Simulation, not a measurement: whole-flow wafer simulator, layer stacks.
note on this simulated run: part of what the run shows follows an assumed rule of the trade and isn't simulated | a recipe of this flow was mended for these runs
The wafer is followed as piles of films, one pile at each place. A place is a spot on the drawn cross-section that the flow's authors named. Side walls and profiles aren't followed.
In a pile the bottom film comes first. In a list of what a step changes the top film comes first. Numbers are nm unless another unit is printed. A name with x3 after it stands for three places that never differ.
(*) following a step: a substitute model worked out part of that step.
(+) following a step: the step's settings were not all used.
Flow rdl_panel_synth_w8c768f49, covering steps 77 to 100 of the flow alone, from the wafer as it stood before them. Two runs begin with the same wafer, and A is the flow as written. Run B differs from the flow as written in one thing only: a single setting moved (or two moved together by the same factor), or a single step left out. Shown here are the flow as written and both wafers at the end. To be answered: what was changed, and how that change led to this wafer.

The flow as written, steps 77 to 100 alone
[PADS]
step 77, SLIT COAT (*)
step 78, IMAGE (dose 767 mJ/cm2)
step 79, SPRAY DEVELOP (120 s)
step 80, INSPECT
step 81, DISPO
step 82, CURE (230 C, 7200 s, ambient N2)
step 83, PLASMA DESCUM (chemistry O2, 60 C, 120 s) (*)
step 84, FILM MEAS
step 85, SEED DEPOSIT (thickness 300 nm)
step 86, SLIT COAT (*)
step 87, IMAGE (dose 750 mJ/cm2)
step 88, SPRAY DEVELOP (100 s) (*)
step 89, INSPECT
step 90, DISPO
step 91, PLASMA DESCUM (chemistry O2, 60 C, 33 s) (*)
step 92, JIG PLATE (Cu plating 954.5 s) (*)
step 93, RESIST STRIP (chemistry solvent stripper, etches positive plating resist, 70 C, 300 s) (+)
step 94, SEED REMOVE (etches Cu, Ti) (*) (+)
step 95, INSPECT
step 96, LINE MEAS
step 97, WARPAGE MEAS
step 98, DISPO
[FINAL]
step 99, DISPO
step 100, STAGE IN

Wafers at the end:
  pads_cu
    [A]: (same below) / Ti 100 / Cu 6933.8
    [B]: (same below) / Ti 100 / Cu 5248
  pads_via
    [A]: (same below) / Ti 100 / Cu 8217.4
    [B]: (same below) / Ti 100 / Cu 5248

Cause: step 92, JIG PLATE: Cu plating 725.4 s was run, while the flow as written has Cu plating 954.5 s.

Step by step, how the change led to this:
  step 92, JIG PLATE (Cu plating 954.5 s) (*)
      pads_cu, pads_land: A Cu gains 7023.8 | B Cu gains 5338
      pads_via: A Cu gains 8307.4 | B Cu gains 5338
